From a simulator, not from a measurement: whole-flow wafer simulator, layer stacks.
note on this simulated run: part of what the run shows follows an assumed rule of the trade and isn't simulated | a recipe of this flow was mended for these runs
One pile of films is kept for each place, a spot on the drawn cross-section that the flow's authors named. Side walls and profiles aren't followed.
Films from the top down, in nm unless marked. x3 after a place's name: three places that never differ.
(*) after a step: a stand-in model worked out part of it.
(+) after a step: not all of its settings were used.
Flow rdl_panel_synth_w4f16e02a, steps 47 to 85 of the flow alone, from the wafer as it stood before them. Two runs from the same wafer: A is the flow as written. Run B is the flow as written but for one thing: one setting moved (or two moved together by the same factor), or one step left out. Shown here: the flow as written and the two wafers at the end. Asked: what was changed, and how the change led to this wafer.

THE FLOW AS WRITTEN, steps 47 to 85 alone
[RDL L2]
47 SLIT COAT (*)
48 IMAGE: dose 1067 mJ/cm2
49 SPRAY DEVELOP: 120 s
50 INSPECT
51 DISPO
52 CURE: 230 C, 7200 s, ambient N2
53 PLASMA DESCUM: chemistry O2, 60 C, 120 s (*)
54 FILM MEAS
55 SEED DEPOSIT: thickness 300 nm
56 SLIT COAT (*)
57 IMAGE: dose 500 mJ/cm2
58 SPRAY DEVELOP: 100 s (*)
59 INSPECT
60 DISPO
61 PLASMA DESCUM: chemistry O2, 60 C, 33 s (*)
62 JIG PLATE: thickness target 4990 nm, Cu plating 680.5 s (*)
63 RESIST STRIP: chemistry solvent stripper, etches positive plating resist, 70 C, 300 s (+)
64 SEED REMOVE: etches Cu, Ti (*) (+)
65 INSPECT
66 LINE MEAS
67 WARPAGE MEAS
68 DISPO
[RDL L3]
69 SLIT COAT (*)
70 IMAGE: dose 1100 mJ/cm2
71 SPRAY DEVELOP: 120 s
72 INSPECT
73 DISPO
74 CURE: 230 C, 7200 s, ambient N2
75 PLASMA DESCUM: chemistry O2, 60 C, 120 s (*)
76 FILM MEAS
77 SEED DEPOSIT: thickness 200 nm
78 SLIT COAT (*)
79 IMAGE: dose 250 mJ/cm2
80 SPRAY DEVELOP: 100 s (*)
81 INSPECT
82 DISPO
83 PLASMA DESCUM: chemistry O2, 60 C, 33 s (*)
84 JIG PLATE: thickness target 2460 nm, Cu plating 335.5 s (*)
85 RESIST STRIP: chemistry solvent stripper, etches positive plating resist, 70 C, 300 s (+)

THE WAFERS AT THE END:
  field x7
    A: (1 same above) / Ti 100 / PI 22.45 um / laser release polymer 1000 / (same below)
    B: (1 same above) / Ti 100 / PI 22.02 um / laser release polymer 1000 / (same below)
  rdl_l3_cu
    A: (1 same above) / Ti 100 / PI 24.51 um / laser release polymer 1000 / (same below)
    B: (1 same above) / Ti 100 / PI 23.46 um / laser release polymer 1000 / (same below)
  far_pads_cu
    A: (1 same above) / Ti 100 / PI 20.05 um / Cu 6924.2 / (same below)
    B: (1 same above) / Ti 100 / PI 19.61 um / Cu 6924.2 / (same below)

The cause: step 62, JIG PLATE: Cu plating 490 s was run, where the flow has Cu plating 680.5 s.

How the change led to this, step by step:
  62 JIG PLATE: thickness target 4990 nm, Cu plating 680.5 s (*)
      rdl_l2_cu, rdl_l2_land, rdl_l2_via, rdl_l2_rim, rdl_l3_land, rdl_l3_via: A Cu +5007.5 | B Cu +3605.7
  69 SLIT COAT (*)
      rdl_l2_space: A PI +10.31 um | B PI +9200.2
      field x7, rdl_l4_land x2: A PI +7936.4 | B PI +7503.1
      (and at 12 more places)
  78 SLIT COAT (*)
      rdl_l3_cu, rdl_l3_space: A ILINE-POS-THICK-GRADE-A +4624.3 (new film) | B ILINE-POS-THICK-GRADE-A +4527.7 (new film)
      rdl_l2_space: A ILINE-POS-THICK-GRADE-A +5535.4 (new film) | B ILINE-POS-THICK-GRADE-A +5335 (new film)
      (and at 4 more places)
  80 SPRAY DEVELOP: 100 s (*)
      rdl_l3_cu: A ILINE-POS-THICK-GRADE-A -4624.3 (all of it) | B ILINE-POS-THICK-GRADE-A -4527.7 (all of it)
      rdl_l3_land: A ILINE-POS-THICK-GRADE-A -2880.1 (all of it) | B ILINE-POS-THICK-GRADE-A -2969.9 (all of it)
  85 RESIST STRIP: chemistry solvent stripper, etches positive plating resist, 70 C, 300 s (+)
      rdl_l2_space: A ILINE-POS-THICK-GRADE-A -5505.7 (all of it) | B ILINE-POS-THICK-GRADE-A -5305.3 (all of it)
      rdl_l1_rim: A ILINE-POS-THICK-GRADE-A -5069.9 (all of it) | B ILINE-POS-THICK-GRADE-A -4870 (all of it)
      (and at 3 more places)
